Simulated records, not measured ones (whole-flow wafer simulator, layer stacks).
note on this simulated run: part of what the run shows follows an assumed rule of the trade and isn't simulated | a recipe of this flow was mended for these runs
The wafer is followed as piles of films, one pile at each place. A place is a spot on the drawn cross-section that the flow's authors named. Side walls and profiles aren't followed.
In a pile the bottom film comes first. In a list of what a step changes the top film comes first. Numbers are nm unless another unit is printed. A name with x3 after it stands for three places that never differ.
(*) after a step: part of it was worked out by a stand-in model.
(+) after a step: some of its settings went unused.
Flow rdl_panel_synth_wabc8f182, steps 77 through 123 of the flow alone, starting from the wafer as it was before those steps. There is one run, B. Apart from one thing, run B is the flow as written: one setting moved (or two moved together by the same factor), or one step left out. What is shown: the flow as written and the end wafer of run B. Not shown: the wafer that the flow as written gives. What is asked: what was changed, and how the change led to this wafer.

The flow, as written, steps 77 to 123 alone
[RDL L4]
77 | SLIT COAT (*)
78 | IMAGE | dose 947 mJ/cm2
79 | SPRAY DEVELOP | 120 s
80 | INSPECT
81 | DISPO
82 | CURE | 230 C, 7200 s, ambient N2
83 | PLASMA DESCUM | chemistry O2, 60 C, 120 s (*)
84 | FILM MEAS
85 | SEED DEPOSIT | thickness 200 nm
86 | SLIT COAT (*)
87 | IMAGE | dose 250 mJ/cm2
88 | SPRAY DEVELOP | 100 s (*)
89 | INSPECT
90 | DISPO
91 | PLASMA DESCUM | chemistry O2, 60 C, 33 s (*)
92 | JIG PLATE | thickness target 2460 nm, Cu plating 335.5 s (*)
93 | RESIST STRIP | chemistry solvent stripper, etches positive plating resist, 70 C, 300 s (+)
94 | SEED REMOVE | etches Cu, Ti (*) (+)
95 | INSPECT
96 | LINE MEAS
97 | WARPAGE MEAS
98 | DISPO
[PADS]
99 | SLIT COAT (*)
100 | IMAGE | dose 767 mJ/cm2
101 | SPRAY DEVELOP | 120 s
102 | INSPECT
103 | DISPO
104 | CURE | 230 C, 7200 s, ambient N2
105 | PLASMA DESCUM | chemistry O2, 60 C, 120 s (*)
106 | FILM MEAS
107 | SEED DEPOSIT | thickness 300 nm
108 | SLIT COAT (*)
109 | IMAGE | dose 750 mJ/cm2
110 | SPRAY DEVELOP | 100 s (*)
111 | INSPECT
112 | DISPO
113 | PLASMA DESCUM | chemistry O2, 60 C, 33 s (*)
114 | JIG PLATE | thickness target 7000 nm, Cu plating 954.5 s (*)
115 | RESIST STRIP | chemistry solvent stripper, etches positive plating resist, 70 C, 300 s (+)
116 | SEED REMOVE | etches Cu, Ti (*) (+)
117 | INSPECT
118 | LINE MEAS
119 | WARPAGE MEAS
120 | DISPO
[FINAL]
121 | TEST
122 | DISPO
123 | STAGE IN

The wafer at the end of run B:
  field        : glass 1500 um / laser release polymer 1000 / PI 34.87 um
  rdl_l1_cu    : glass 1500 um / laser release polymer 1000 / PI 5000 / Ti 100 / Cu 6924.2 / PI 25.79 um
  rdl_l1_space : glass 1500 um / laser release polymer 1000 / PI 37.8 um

Cause: step 92, JIG PLATE: Cu plating 285.2 s was run, while the flow as written has Cu plating 335.5 s.

How this came from the change, step by step:
  92 | JIG PLATE | thickness target 2460 nm, Cu plating 335.5 s (*)
      rdl_l4_cu, rdl_l4_land, rdl_l4_via, pads_land, pads_via: +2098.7 Cu (it would be, as written: +2468.8 Cu)
  99 | SLIT COAT (*)
      field: +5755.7 PI (it would be, as written: +5893.8 PI)
      rdl_l1_cu: +5736.8 PI (it would be, as written: +5874.7 PI)
      (and at 18 other places as well)
  108 | SLIT COAT (*)
      rdl_l4_cu: +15 um ILINE-POS-THICK-GRADE-A (new film) (it would be, as written: +15.12 um ILINE-POS-THICK-GRADE-A (new film))
      rdl_l4_space: +15.01 um ILINE-POS-THICK-GRADE-A (new film) (it would be, as written: +15.12 um ILINE-POS-THICK-GRADE-A (new film))
      (and at 6 other places as well)
  110 | SPRAY DEVELOP | 100 s (*)
      pads_cu: -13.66 um ILINE-POS-THICK-GRADE-A (all of it) (it would be, as written: -13.68 um ILINE-POS-THICK-GRADE-A (all of it))
      pads_land: -13.14 um ILINE-POS-THICK-GRADE-A (all of it) (it would be, as written: -13.11 um ILINE-POS-THICK-GRADE-A (all of it))
      (and at 1 other place as well)
  115 | RESIST STRIP | chemistry solvent stripper, etches positive plating resist, 70 C, 300 s (+)
      rdl_l4_cu: -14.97 um ILINE-POS-THICK-GRADE-A (all of it) (it would be, as written: -15.09 um ILINE-POS-THICK-GRADE-A (all of it))
      rdl_l4_space: -14.98 um ILINE-POS-THICK-GRADE-A (all of it) (it would be, as written: -15.09 um ILINE-POS-THICK-GRADE-A (all of it))
      (and at 3 other places as well)
